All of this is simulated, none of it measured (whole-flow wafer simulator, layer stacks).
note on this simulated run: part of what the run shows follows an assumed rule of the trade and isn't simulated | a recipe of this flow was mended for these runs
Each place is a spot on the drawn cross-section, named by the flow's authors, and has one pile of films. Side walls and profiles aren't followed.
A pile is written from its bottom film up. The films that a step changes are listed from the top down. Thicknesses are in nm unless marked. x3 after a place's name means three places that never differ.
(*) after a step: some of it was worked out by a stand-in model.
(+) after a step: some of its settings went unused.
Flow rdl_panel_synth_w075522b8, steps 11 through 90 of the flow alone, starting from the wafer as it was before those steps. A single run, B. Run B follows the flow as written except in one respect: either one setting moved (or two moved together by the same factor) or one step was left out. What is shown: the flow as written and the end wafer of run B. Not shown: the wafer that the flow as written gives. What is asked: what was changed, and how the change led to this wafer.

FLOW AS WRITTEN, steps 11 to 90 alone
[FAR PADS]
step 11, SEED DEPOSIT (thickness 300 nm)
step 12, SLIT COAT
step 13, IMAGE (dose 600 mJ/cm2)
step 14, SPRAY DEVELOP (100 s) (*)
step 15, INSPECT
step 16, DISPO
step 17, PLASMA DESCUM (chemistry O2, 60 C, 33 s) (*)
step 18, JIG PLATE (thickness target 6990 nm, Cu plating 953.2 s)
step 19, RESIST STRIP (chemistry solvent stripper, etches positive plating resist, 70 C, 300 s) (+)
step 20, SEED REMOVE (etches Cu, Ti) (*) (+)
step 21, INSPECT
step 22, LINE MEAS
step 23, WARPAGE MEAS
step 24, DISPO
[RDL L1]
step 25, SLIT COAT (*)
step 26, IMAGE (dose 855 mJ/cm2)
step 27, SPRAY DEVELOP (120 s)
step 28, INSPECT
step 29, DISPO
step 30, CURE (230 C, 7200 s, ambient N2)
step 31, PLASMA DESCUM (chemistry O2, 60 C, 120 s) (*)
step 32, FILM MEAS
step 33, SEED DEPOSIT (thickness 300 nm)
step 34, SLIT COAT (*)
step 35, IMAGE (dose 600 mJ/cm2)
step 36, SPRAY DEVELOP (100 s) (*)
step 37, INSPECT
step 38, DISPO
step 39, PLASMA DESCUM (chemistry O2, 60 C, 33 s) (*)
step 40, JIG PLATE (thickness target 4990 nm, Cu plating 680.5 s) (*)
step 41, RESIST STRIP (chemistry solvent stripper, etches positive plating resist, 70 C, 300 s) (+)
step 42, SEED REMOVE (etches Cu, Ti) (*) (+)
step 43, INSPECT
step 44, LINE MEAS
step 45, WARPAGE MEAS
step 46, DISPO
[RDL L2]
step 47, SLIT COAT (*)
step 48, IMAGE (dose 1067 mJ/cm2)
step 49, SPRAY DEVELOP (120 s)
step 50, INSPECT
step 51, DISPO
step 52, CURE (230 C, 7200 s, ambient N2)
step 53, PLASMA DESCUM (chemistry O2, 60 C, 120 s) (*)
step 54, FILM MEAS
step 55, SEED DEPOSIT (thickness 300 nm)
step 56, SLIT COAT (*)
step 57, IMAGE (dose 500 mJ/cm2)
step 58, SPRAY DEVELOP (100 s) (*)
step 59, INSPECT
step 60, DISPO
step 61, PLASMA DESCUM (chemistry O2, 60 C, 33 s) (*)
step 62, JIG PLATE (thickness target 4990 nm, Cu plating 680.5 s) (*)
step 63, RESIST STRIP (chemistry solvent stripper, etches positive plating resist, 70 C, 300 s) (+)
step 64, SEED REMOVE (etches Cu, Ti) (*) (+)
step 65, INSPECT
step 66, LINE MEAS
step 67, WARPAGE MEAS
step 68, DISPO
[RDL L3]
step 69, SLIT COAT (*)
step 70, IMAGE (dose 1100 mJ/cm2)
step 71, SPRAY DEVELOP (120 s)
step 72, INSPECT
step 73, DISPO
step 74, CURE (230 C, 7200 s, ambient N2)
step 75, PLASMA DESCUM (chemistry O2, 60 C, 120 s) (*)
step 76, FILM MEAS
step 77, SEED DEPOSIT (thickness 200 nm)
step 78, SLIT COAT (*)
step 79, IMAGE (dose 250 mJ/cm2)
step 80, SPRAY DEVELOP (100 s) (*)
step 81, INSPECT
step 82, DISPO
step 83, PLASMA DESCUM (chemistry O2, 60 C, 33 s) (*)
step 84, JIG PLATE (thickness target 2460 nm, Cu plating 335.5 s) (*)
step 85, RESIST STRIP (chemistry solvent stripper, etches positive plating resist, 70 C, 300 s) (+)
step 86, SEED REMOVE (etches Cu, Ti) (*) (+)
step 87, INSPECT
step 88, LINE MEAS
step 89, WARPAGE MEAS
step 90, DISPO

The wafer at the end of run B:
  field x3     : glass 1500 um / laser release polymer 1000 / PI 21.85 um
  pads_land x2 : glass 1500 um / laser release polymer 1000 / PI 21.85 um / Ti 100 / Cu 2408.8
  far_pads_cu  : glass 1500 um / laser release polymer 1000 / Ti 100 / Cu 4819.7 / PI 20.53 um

Cause: step 18, JIG PLATE: Cu plating 667.2 s was run, though the flow has Cu plating 953.2 s.

Step by step, how the change led to this:
  step 18, JIG PLATE (thickness target 6990 nm, Cu plating 953.2 s)
      far_pads_cu, rdl_l1_land, rdl_l1_via: Cu gains 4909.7 (as written it would have been: Cu gains 7014.2)
  step 25, SLIT COAT (*)
      field x3, rdl_l2_cu, rdl_l2_space and 10 more: PI gains 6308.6 (new film) (as written it would have been: PI gains 6915.1 (new film))
      far_pads_cu: PI gains 4626.6 (new film) (as written it would have been: PI gains 4450.5 (new film))
      (also at 2 further places)
  step 34, SLIT COAT (*)
      rdl_l1_land: ILINE-POS-THICK-GRADE-A gains 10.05 um (new film) (as written it would have been: ILINE-POS-THICK-GRADE-A gains 9677 (new film))
      far_pads_cu: ILINE-POS-THICK-GRADE-A gains 10.65 um (new film) (as written it would have been: ILINE-POS-THICK-GRADE-A gains 10.3 um (new film))
      (also at 3 further places)
  step 36, SPRAY DEVELOP (100 s) (*)
      rdl_l1_land: ILINE-POS-THICK-GRADE-A loses 10.05 um (all of it) (as written it would have been: ILINE-POS-THICK-GRADE-A loses 9677 (all of it))
      rdl_l1_cu: ILINE-POS-THICK-GRADE-A loses 12.22 um (all of it) (as written it would have been: ILINE-POS-THICK-GRADE-A loses 12.38 um (all of it))
      (also at 1 further place)
  step 41, RESIST STRIP (chemistry solvent stripper, etches positive plating resist, 70 C, 300 s) (+)
      far_pads_cu: ILINE-POS-THICK-GRADE-A loses 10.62 um (all of it) (as written it would have been: ILINE-POS-THICK-GRADE-A loses 10.27 um (all of it))
      rdl_l1_space: ILINE-POS-THICK-GRADE-A loses 12.2 um (all of it) (as written it would have been: ILINE-POS-THICK-GRADE-A loses 12.36 um (all of it))
  step 47, SLIT COAT (*)
      far_pads_cu: PI gains 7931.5 (as written it would have been: PI gains 7707.8)
      rdl_l1_cu: PI gains 5660.5 (new film) (as written it would have been: PI gains 5962.6 (new film))
      (also at 3 further places)
  step 56, SLIT COAT (*)
      far_pads_cu: ILINE-POS-THICK-GRADE-A gains 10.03 um (new film) (as written it would have been: ILINE-POS-THICK-GRADE-A gains 9933.1 (new film))
      rdl_l1_cu: ILINE-POS-THICK-GRADE-A gains 9767.9 (new film) (as written it would have been: ILINE-POS-THICK-GRADE-A gains 10.04 um (new film))
      (also at 1 further place)
  step 63, RESIST STRIP (chemistry solvent stripper, etches positive plating resist, 70 C, 300 s) (+)
      rdl_l1_cu: ILINE-POS-THICK-GRADE-A loses 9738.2 (all of it) (as written it would have been: ILINE-POS-THICK-GRADE-A loses 10.01 um (all of it))
      rdl_l1_space: ILINE-POS-THICK-GRADE-A loses 10.84 um (all of it) (as written it would have been: ILINE-POS-THICK-GRADE-A loses 10.99 um (all of it))
  step 69, SLIT COAT (*)
      rdl_l1_cu: PI gains 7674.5 (as written it would have been: PI gains 7912.4)
      rdl_l1_land: PI gains 6679.2 (as written it would have been: PI gains 6541.5)
  step 78, SLIT COAT (*)
      rdl_l1_land: ILINE-POS-THICK-GRADE-A gains 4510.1 (new film) (as written it would have been: ILINE-POS-THICK-GRADE-A gains 4415.5 (new film))
      rdl_l1_via: ILINE-POS-THICK-GRADE-A gains 4711.9 (new film) (as written it would have been: ILINE-POS-THICK-GRADE-A gains 4607.1 (new film))
  step 85, RESIST STRIP (chemistry solvent stripper, etches positive plating resist, 70 C, 300 s) (+)
      rdl_l1_land: ILINE-POS-THICK-GRADE-A loses 4480.4 (all of it) (as written it would have been: ILINE-POS-THICK-GRADE-A loses 4385.8 (all of it))
      rdl_l1_via: ILINE-POS-THICK-GRADE-A loses 4682.2 (all of it) (as written it would have been: ILINE-POS-THICK-GRADE-A loses 4577.4 (all of it))
